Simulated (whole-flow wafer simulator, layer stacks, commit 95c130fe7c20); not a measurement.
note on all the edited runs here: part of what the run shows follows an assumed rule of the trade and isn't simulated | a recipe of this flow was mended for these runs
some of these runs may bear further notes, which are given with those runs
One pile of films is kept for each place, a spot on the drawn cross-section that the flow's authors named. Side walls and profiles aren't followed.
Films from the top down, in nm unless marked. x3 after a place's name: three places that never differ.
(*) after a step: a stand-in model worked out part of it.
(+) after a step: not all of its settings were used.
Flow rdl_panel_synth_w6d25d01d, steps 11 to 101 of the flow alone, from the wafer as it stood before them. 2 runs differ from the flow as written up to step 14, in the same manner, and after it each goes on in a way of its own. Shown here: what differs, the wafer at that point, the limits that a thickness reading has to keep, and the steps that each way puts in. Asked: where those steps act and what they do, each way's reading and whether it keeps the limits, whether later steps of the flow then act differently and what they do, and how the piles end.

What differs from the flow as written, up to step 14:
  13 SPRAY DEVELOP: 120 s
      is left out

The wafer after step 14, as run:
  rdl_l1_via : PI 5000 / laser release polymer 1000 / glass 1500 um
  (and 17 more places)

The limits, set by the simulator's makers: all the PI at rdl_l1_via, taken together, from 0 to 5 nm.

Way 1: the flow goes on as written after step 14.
  The reading after step 14: 5000 nm, outside the limits.
  Later steps of the flow that act differently than as written:
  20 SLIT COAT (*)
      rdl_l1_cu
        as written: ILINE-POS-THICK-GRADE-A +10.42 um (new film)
        this way: ILINE-POS-THICK-GRADE-A +12 um (new film)
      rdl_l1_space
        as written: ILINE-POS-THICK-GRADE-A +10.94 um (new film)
        this way: ILINE-POS-THICK-GRADE-A +12 um (new film)
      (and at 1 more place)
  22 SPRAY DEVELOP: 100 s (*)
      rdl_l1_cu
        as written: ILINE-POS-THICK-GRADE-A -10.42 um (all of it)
        this way: ILINE-POS-THICK-GRADE-A -12 um (all of it)
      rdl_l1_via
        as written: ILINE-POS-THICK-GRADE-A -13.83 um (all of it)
        this way: ILINE-POS-THICK-GRADE-A -12 um (all of it)
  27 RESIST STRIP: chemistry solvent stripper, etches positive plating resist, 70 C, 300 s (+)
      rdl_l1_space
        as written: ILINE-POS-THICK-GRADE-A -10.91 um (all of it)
        this way: ILINE-POS-THICK-GRADE-A -11.97 um (all of it)
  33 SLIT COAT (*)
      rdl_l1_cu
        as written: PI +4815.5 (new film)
        this way: PI +5406.8 (new film)
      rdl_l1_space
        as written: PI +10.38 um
        this way: PI +10.99 um
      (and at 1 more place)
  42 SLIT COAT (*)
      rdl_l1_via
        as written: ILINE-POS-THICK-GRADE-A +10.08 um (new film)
        this way: ILINE-POS-THICK-GRADE-A +9151.1 (new film)
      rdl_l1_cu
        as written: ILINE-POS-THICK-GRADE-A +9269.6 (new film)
        this way: ILINE-POS-THICK-GRADE-A +9750.6 (new film)
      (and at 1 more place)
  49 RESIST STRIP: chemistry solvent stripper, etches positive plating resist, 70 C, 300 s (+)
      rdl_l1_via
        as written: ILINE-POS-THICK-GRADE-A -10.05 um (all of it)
        this way: ILINE-POS-THICK-GRADE-A -9121.4 (all of it)
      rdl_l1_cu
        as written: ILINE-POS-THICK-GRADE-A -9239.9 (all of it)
        this way: ILINE-POS-THICK-GRADE-A -9720.9 (all of it)
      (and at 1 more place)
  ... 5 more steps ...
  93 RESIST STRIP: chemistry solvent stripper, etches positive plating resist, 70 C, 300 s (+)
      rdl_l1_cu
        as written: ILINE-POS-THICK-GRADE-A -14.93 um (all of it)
        this way: ILINE-POS-THICK-GRADE-A -15.1 um (all of it)
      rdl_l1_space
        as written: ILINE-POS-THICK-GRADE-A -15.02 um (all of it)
        this way: ILINE-POS-THICK-GRADE-A -15.17 um (all of it)
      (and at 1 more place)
  At the end the piles differ from the flow's by more than 2% or 0.5 nm, whichever is larger, at rdl_l1_cu, rdl_l1_space, rdl_l1_via.
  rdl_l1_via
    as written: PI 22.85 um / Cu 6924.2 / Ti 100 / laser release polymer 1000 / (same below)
    this way: PI 19.84 um / Cu 6924.2 / Ti 100 / PI 5000 / laser release polymer 1000 / (same below)
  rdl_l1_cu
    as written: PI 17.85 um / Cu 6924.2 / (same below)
    this way: PI 19.04 um / Cu 6924.2 / (same below)
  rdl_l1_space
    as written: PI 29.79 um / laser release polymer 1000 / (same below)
    this way: PI 30.99 um / laser release polymer 1000 / (same below)

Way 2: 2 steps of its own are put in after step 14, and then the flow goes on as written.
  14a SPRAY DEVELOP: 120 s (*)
      rdl_l1_via
        PI -5000 (all of it)
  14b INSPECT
      changes no film at any place that is followed
  The reading after step 14b: 0 nm, within the limits.
  No later step of the flow acts differently than as written at any place that is followed.
  At the end the piles are the same as the flow's at every place that both follow.

Within the limits: way 2. Outside them: way 1.
